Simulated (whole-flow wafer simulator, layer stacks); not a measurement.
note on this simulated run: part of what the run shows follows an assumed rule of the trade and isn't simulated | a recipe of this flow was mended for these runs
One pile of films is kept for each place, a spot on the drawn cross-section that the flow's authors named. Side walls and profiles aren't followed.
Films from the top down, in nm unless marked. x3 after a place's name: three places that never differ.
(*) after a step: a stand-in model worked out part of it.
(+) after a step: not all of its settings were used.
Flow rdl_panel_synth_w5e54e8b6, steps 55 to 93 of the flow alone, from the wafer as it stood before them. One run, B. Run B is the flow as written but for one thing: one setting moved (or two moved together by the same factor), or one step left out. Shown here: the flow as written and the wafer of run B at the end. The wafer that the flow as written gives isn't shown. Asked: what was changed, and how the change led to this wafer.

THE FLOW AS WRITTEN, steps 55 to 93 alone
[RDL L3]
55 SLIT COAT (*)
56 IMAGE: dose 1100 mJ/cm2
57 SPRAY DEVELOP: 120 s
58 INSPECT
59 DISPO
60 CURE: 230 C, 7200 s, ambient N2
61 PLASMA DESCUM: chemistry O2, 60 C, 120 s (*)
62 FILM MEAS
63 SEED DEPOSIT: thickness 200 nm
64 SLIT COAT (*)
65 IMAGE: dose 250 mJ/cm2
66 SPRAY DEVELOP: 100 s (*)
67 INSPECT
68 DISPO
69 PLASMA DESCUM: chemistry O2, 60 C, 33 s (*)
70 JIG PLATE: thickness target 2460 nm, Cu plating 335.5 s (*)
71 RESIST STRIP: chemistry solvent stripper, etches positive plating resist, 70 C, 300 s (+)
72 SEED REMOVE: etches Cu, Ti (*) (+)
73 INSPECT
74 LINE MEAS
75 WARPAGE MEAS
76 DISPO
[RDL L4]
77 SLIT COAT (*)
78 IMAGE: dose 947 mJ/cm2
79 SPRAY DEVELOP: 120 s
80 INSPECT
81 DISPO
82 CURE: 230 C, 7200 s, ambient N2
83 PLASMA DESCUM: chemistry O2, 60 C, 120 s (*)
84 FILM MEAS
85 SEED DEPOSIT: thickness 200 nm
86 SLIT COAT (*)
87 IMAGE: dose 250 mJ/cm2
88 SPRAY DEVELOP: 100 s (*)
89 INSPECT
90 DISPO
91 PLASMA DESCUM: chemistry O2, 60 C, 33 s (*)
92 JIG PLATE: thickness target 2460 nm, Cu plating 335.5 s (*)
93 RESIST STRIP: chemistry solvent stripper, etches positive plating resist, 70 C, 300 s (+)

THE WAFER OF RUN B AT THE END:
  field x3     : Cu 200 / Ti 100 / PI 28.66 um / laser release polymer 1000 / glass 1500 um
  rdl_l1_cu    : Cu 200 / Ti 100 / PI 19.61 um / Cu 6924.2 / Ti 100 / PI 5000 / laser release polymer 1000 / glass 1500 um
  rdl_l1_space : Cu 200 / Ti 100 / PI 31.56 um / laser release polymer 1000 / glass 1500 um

The cause: step 70, JIG PLATE: Cu plating 245.9 s was run, where the flow has Cu plating 335.5 s.

How the change led to this, step by step:
  70 JIG PLATE: thickness target 2460 nm, Cu plating 335.5 s (*)
      rdl_l3_cu, rdl_l3_land, rdl_l3_via, rdl_l4_land, rdl_l4_via: Cu +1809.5 (as written it would be: Cu +2468.8)
  77 SLIT COAT (*)
      field x3, pads_land x2: PI +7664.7 (as written it would be: PI +8112.6)
      rdl_l1_cu: PI +7533.6 (as written it would be: PI +7979.2)
      (and at 13 more places)
  86 SLIT COAT (*)
      rdl_l3_land: ILINE-POS-THICK-GRADE-A +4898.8 (new film) (as written it would be: ILINE-POS-THICK-GRADE-A +4693.2 (new film))
      rdl_l3_via: ILINE-POS-THICK-GRADE-A +4900.3 (new film) (as written it would be: ILINE-POS-THICK-GRADE-A +4627.8 (new film))
  93 RESIST STRIP: chemistry solvent stripper, etches positive plating resist, 70 C, 300 s (+)
      rdl_l3_land: ILINE-POS-THICK-GRADE-A -4869.1 (all of it) (as written it would be: ILINE-POS-THICK-GRADE-A -4663.5 (all of it))
      rdl_l3_via: ILINE-POS-THICK-GRADE-A -4870.6 (all of it) (as written it would be: ILINE-POS-THICK-GRADE-A -4598.1 (all of it))
